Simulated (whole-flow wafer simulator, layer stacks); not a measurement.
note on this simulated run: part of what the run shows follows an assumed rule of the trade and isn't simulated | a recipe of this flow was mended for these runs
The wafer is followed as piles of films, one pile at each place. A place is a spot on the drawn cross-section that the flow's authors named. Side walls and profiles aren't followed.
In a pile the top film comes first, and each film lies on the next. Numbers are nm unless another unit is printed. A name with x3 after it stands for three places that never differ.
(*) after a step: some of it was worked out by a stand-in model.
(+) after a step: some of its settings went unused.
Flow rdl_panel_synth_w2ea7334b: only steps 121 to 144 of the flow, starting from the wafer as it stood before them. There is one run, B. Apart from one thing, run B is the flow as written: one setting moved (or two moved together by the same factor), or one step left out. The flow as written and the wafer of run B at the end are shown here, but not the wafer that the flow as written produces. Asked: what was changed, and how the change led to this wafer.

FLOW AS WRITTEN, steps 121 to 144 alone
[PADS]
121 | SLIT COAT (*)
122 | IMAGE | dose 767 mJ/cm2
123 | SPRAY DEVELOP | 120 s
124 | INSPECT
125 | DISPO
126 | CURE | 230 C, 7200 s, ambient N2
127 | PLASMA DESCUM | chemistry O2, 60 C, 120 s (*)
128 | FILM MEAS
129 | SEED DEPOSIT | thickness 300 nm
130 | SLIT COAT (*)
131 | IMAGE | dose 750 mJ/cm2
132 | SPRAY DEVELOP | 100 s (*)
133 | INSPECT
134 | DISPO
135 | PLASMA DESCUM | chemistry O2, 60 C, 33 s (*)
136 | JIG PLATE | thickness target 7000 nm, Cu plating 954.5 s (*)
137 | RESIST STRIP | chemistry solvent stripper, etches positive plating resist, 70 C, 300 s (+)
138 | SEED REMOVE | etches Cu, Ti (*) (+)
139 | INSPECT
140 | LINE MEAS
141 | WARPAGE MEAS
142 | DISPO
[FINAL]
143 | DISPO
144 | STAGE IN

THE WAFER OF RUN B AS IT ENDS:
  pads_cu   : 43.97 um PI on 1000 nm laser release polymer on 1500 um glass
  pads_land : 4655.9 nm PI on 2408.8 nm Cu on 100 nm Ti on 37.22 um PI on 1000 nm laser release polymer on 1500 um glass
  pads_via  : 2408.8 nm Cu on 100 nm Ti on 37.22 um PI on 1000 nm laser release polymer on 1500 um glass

The reason: step 136, JIG PLATE: thickness target 7000 nm, Cu plating 954.5 s (*), was not run.

How this came from the change, step by step:
  138 | SEED REMOVE | etches Cu, Ti (*) (+)
      pads_cu, pads_land, pads_via: Cu loses 300 (all of it), Ti loses 100 (all of it) (as written it would have been: Cu loses 390)
If metal films that touch count as one body, pads_cu has 0 bodies; the flow as written gives 1 body.
If metal films that touch count as one body, pads_land has 1 body; the flow as written gives 2 bodies (between them, from the top down: PI 4655.9).
